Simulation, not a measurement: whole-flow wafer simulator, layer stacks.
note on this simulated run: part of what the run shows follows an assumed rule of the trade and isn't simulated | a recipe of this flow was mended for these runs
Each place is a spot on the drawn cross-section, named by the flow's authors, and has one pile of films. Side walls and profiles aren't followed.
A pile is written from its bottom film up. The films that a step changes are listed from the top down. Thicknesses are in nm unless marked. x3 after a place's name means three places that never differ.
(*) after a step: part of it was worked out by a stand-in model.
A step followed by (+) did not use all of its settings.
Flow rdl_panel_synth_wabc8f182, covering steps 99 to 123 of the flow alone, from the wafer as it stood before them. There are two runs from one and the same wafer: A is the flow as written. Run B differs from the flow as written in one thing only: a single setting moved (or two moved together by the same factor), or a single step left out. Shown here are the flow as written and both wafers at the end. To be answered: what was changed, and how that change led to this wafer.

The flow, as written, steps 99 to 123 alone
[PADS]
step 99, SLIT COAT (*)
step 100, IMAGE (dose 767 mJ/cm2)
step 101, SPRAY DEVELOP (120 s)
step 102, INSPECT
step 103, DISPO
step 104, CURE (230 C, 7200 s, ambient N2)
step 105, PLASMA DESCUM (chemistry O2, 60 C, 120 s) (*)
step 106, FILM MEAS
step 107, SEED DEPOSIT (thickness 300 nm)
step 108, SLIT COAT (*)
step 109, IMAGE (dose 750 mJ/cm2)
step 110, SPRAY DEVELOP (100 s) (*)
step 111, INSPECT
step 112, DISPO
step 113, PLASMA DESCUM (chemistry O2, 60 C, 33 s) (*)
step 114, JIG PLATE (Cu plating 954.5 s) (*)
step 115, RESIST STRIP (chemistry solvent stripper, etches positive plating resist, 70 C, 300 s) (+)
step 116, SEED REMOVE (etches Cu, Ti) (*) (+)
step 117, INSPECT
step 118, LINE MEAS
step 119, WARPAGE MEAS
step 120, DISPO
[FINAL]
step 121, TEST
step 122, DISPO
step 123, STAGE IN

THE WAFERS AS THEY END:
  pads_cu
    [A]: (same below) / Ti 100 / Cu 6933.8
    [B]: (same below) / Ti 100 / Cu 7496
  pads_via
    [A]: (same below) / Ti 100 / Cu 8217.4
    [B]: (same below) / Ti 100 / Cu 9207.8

What caused this: step 114, JIG PLATE: Cu plating 1031 s was run, though the flow has Cu plating 954.5 s.

The path from the change to this, step by step:
  step 114, JIG PLATE (Cu plating 954.5 s) (*)
      pads_cu, pads_land: A Cu gains 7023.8 | B Cu gains 7586
      pads_via: A Cu gains 8307.4 | B Cu gains 9297.8
